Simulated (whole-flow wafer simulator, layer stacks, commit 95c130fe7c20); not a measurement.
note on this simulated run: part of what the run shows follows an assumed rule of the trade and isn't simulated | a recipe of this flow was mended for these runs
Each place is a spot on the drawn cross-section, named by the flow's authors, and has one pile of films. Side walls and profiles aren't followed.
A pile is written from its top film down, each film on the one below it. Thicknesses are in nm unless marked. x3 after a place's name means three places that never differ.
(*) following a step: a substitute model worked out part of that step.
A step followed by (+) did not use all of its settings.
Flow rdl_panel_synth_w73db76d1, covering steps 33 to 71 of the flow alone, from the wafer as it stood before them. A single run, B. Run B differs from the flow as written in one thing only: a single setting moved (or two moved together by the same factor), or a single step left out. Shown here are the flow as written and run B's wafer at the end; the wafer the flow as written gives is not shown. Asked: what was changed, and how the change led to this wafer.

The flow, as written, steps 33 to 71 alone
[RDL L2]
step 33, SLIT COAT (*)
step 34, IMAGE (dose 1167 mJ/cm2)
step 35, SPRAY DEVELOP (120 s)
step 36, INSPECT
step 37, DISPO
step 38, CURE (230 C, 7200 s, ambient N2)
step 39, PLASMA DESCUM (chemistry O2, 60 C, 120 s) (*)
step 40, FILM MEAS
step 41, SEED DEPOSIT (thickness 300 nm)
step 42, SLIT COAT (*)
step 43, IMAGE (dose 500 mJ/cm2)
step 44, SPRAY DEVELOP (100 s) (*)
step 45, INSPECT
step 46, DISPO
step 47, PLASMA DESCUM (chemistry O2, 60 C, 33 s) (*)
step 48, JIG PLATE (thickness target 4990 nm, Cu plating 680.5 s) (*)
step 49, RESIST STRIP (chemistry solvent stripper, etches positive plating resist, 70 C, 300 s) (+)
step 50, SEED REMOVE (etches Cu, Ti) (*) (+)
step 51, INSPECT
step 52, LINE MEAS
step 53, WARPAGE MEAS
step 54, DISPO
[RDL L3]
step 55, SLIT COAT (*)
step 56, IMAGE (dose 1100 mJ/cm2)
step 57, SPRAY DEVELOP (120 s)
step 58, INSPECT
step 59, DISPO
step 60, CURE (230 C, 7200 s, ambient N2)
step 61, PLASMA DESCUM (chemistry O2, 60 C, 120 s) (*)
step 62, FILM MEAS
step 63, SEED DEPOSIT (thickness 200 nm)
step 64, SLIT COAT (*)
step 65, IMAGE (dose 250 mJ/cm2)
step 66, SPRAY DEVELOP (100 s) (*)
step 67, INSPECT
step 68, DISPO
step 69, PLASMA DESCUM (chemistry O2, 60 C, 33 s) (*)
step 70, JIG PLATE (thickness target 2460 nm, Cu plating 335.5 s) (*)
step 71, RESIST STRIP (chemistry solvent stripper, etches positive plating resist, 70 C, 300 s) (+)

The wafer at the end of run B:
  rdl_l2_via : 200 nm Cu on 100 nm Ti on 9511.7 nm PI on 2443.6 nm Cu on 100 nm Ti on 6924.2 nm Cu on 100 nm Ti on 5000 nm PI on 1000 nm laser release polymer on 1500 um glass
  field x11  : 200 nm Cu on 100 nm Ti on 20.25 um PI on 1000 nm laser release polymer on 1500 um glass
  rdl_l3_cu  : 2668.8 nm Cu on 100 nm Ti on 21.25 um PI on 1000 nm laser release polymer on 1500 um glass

The reason: step 48, JIG PLATE: Cu plating 344.3 s was run, though the flow has Cu plating 680.5 s.

Step by step, how the change led to this:
  step 48, JIG PLATE (thickness target 4990 nm, Cu plating 680.5 s) (*)
      rdl_l2_cu, rdl_l2_land, rdl_l2_via, rdl_l2_rim, rdl_l3_land, rdl_l3_via: +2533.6 Cu (as written it would have been: +5007.5 Cu)
  step 55, SLIT COAT (*)
      rdl_l2_space: +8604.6 PI (as written it would have been: +10.58 um PI)
      rdl_l2_via: +9511.7 PI (new film) (as written it would have been: +10.74 um PI (new film))
      (as well as at 22 more places)
  step 64, SLIT COAT (*)
      rdl_l2_cu: +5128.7 ILINE-POS-THICK-GRADE-A (new film) (as written it would have been: +5291.3 ILINE-POS-THICK-GRADE-A (new film))
      rdl_l2_space: +5310.9 ILINE-POS-THICK-GRADE-A (new film) (as written it would have been: +5624.6 ILINE-POS-THICK-GRADE-A (new film))
      (as well as at 7 more places)
  step 66, SPRAY DEVELOP (100 s) (*)
      rdl_l3_cu: -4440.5 ILINE-POS-THICK-GRADE-A (all of it) (as written it would have been: -4624.3 ILINE-POS-THICK-GRADE-A (all of it))
      rdl_l3_land: -3050.8 ILINE-POS-THICK-GRADE-A (all of it) (as written it would have been: -2880.1 ILINE-POS-THICK-GRADE-A (all of it))
      (as well as at 1 more place)
  step 71, RESIST STRIP (chemistry solvent stripper, etches positive plating resist, 70 C, 300 s) (+)
      rdl_l2_cu: -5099 ILINE-POS-THICK-GRADE-A (all of it) (as written it would have been: -5261.6 ILINE-POS-THICK-GRADE-A (all of it))
      rdl_l2_space: -5281.2 ILINE-POS-THICK-GRADE-A (all of it) (as written it would have been: -5594.9 ILINE-POS-THICK-GRADE-A (all of it))
      (as well as at 4 more places)
